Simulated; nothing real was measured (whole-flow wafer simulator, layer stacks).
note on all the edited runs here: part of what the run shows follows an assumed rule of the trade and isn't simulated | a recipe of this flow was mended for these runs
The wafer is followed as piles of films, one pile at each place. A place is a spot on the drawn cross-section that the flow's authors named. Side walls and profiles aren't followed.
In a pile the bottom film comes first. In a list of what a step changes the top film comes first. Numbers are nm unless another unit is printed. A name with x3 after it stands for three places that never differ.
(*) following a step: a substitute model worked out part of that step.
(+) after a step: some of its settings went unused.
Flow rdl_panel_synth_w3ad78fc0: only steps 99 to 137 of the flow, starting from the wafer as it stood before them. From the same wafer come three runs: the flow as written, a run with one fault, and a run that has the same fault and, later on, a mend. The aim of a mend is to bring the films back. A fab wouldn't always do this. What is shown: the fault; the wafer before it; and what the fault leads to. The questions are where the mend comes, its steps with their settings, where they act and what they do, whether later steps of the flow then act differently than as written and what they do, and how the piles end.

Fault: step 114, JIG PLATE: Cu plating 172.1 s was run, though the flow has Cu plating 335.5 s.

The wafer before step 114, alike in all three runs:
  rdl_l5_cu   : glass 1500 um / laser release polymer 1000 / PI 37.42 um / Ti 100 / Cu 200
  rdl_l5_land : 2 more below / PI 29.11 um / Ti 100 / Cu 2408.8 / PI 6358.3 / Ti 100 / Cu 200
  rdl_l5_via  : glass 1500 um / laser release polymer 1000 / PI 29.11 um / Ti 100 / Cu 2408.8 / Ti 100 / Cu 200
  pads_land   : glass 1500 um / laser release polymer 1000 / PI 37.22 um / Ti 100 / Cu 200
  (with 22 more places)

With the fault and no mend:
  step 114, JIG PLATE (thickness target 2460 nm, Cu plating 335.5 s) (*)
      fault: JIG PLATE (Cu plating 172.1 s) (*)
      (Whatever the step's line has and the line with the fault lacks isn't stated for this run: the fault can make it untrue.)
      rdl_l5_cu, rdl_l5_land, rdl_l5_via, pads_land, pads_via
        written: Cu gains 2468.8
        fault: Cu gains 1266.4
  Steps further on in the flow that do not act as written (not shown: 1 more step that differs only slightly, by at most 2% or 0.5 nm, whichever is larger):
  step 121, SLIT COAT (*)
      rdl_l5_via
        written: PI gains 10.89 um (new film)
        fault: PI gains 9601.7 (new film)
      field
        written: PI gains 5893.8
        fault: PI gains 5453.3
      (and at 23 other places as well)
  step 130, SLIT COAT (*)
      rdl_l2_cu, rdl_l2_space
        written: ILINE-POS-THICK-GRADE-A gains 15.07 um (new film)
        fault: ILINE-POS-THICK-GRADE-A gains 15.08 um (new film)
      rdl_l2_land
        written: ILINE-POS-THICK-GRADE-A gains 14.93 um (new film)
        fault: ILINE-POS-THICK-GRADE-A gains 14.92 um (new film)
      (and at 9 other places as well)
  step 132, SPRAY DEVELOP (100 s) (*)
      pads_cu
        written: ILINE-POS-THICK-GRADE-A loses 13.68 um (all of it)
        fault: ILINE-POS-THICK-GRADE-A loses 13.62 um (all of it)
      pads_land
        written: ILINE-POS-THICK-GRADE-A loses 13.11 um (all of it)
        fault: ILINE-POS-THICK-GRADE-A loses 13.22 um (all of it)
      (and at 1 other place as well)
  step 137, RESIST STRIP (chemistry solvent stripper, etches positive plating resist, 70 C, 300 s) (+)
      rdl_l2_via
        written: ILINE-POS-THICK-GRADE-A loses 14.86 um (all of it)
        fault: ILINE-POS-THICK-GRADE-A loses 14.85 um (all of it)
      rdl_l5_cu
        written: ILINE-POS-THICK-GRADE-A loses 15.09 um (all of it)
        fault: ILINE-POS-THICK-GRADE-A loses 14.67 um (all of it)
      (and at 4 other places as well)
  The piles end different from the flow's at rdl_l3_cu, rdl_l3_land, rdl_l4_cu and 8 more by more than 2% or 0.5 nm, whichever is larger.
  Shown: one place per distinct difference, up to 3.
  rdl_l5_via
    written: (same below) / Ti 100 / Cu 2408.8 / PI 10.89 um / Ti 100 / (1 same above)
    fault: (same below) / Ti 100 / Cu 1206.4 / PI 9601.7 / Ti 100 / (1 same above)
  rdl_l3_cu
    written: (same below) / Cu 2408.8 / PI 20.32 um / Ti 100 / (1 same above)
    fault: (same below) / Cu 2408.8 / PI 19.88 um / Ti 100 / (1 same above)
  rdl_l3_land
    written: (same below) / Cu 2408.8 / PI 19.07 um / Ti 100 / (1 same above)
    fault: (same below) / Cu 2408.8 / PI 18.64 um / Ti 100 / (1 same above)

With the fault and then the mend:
  The mend stands after step 114.
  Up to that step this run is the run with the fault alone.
  step 114a, JIG PLATE (Cu plating 163.4 s) (*) (the flow's step 114 again, with other settings)
      rdl_l5_cu, rdl_l5_land, rdl_l5_via, pads_land, pads_via
        Cu gains 1202.4
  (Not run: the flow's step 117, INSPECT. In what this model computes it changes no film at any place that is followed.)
  Every later step of the flow that is run acts as written at every place that is followed.
  By the end, the piles equal the flow's at every place that both follow.
